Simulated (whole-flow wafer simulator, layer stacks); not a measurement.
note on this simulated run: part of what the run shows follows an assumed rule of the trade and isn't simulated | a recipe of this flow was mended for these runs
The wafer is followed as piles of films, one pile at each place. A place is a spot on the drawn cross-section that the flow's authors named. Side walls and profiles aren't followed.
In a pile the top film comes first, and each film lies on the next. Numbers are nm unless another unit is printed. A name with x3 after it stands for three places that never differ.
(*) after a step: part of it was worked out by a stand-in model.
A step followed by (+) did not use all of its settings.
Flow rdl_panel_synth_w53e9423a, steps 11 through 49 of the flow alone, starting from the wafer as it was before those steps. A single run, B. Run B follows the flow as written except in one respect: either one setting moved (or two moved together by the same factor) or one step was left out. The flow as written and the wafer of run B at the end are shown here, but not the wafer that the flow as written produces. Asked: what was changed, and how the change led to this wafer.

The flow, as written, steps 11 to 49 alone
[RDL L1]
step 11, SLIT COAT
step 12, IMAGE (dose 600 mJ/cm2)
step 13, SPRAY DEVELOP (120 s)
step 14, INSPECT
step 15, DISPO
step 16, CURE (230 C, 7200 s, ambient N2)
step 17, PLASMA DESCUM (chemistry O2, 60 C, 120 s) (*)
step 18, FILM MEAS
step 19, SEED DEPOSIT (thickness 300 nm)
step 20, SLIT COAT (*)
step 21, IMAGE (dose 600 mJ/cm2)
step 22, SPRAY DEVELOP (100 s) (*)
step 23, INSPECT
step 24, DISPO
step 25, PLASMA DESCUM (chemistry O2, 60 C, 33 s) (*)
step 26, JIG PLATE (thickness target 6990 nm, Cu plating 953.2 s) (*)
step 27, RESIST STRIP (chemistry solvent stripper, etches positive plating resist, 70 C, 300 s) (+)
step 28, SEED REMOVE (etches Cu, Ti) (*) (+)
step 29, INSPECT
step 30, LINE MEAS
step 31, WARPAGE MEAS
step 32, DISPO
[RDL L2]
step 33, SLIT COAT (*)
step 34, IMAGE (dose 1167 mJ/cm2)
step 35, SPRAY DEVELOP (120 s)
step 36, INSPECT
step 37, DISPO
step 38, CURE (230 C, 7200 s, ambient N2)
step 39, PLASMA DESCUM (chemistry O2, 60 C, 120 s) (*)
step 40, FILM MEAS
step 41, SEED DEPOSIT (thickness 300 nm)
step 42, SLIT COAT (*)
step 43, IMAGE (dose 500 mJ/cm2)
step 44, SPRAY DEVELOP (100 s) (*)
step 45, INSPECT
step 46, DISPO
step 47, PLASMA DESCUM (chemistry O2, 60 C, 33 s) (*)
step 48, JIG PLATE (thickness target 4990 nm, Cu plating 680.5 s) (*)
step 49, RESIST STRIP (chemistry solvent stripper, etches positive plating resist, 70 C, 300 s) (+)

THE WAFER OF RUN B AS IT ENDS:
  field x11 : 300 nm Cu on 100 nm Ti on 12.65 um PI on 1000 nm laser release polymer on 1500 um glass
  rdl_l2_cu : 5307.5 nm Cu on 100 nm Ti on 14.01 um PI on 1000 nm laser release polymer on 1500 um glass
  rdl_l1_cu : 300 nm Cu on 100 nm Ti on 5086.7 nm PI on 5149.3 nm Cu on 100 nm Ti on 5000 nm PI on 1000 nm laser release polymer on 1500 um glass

Cause: step 26, JIG PLATE: Cu plating 712 s was run, though the flow has Cu plating 953.2 s.

The path from the change to this, step by step:
  step 26, JIG PLATE (thickness target 6990 nm, Cu plating 953.2 s) (*)
      rdl_l1_cu, rdl_l1_via, rdl_l1_rim, rdl_l2_land, rdl_l2_via: Cu gains 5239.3 (as written it would have been: Cu gains 7014.2)
  step 33, SLIT COAT (*)
      rdl_l1_space: PI gains 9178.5 (as written it would have been: PI gains 10.38 um)
      field x11, rdl_l2_rim x3: PI gains 7653.6 (as written it would have been: PI gains 8062.5)
      (and at 5 other places as well)
  step 42, SLIT COAT (*)
      rdl_l2_cu, rdl_l2_space: ILINE-POS-THICK-GRADE-A gains 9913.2 (new film) (as written it would have been: ILINE-POS-THICK-GRADE-A gains 10.13 um (new film))
      rdl_l1_space: ILINE-POS-THICK-GRADE-A gains 10.28 um (new film) (as written it would have been: ILINE-POS-THICK-GRADE-A gains 10.52 um (new film))
      (and at 3 other places as well)
  step 44, SPRAY DEVELOP (100 s) (*)
      rdl_l2_cu: ILINE-POS-THICK-GRADE-A loses 9913.2 (all of it) (as written it would have been: ILINE-POS-THICK-GRADE-A loses 10.13 um (all of it))
      rdl_l2_land: ILINE-POS-THICK-GRADE-A loses 7383.3 (all of it) (as written it would have been: ILINE-POS-THICK-GRADE-A loses 7139.5 (all of it))
      (and at 1 other place as well)
  step 49, RESIST STRIP (chemistry solvent stripper, etches positive plating resist, 70 C, 300 s) (+)
      rdl_l2_space: ILINE-POS-THICK-GRADE-A loses 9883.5 (all of it) (as written it would have been: ILINE-POS-THICK-GRADE-A loses 10.1 um (all of it))
      rdl_l1_space: ILINE-POS-THICK-GRADE-A loses 10.25 um (all of it) (as written it would have been: ILINE-POS-THICK-GRADE-A loses 10.49 um (all of it))
      (and at 1 other place as well)
